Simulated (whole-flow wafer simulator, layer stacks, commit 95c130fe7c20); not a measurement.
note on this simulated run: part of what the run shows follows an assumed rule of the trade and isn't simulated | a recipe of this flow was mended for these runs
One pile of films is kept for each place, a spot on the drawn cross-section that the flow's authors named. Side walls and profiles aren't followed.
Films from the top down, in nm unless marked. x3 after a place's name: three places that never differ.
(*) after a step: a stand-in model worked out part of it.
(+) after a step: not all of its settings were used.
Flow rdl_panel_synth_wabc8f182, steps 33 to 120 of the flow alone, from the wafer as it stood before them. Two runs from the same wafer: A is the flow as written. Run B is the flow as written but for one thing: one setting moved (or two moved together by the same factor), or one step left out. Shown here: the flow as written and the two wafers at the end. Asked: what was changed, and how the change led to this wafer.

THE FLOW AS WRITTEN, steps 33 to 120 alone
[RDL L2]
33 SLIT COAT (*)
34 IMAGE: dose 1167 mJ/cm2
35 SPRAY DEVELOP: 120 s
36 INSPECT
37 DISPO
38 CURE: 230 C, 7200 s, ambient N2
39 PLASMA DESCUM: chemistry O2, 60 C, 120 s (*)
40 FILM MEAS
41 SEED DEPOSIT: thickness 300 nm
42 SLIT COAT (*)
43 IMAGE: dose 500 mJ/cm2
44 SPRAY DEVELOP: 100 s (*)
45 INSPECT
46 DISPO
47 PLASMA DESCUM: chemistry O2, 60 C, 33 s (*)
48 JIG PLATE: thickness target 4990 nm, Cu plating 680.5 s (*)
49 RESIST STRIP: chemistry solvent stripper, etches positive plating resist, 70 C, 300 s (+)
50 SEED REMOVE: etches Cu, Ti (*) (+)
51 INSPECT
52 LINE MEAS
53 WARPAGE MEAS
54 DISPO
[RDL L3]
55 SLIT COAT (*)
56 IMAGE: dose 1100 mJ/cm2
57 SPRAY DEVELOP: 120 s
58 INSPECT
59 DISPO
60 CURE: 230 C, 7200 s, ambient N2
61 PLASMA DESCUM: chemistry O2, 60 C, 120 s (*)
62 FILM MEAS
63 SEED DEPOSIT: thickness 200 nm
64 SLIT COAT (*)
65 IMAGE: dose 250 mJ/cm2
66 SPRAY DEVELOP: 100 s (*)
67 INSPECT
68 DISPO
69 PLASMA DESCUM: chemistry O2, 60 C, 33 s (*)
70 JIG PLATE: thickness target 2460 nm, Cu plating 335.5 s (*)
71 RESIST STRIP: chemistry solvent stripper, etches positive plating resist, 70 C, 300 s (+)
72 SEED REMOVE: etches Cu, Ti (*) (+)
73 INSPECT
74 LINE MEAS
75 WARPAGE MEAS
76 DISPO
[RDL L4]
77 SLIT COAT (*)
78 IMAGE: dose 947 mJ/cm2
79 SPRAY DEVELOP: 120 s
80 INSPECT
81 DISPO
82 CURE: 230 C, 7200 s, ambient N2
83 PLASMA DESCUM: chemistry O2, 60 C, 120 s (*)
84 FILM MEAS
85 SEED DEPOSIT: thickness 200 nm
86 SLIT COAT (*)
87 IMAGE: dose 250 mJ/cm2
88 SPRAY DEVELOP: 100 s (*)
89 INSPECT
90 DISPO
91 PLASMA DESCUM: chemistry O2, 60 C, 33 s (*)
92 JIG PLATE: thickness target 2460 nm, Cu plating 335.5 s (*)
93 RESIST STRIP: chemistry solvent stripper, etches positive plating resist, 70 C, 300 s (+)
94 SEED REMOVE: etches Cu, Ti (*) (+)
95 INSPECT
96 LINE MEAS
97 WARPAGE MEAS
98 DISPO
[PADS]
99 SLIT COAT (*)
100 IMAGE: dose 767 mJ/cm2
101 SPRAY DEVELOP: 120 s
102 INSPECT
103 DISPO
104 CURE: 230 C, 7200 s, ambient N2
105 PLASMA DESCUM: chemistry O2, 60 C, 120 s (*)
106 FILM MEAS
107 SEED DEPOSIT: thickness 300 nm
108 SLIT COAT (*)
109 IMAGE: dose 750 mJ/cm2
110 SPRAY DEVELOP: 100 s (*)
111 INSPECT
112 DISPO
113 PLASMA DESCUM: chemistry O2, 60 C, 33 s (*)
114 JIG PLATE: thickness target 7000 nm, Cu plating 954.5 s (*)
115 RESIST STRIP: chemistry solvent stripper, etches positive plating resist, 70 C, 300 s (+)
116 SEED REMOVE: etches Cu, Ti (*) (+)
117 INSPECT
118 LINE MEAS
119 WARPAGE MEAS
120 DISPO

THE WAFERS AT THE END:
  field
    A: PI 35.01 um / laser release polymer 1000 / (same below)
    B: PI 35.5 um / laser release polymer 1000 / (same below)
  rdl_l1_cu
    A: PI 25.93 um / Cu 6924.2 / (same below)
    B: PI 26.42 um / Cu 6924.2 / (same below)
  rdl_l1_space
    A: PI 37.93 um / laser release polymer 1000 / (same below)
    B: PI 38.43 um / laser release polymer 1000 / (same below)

The cause: step 48, JIG PLATE: Cu plating 884.6 s was run, where the flow has Cu plating 680.5 s.

How the change led to this, step by step:
  48 JIG PLATE: thickness target 4990 nm, Cu plating 680.5 s (*)
      rdl_l2_cu, rdl_l2_land, rdl_l2_via, rdl_l2_rim, rdl_l3_land, rdl_l3_via: A Cu +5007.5 | B Cu +6509.4
  55 SLIT COAT (*)
      rdl_l3_cu, rdl_l3_space: A PI +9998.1 | B PI +11.19 um
      rdl_l1_rim: A PI +9173.5 | B PI +10.35 um
      (and at 16 more places)
  64 SLIT COAT (*)
      rdl_l1_rim: A ILINE-POS-THICK-GRADE-A +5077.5 (new film) | B ILINE-POS-THICK-GRADE-A +5187.8 (new film)
      rdl_l2_via: A ILINE-POS-THICK-GRADE-A +4385.9 (new film) | B ILINE-POS-THICK-GRADE-A +4187.6 (new film)
      (and at 1 more place)
  66 SPRAY DEVELOP: 100 s (*)
      rdl_l3_land: A ILINE-POS-THICK-GRADE-A -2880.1 (all of it) | B ILINE-POS-THICK-GRADE-A -2803.8 (all of it)
  71 RESIST STRIP: chemistry solvent stripper, etches positive plating resist, 70 C, 300 s (+)
      rdl_l1_rim: A ILINE-POS-THICK-GRADE-A -5047.8 (all of it) | B ILINE-POS-THICK-GRADE-A -5158.1 (all of it)
      rdl_l2_via: A ILINE-POS-THICK-GRADE-A -4356.2 (all of it) | B ILINE-POS-THICK-GRADE-A -4157.9 (all of it)
  77 SLIT COAT (*)
      rdl_l2_via: A PI +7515 | B PI +7309.9
      rdl_l3_land: A PI +5476.5 (new film) | B PI +5329.4 (new film)
      (and at 1 more place)
  108 SLIT COAT (*)
      rdl_l2_cu, rdl_l2_space: A ILINE-POS-THICK-GRADE-A +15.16 um (new film) | B ILINE-POS-THICK-GRADE-A +15.18 um (new film)
      rdl_l2_land: A ILINE-POS-THICK-GRADE-A +14.84 um (new film) | B ILINE-POS-THICK-GRADE-A +14.82 um (new film)
      (and at 5 more places)
  115 RESIST STRIP: chemistry solvent stripper, etches positive plating resist, 70 C, 300 s (+)
      rdl_l2_cu, rdl_l2_space: A ILINE-POS-THICK-GRADE-A -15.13 um (all of it) | B ILINE-POS-THICK-GRADE-A -15.15 um (all of it)
      rdl_l2_land: A ILINE-POS-THICK-GRADE-A -14.81 um (all of it) | B ILINE-POS-THICK-GRADE-A -14.79 um (all of it)
      (and at 5 more places)
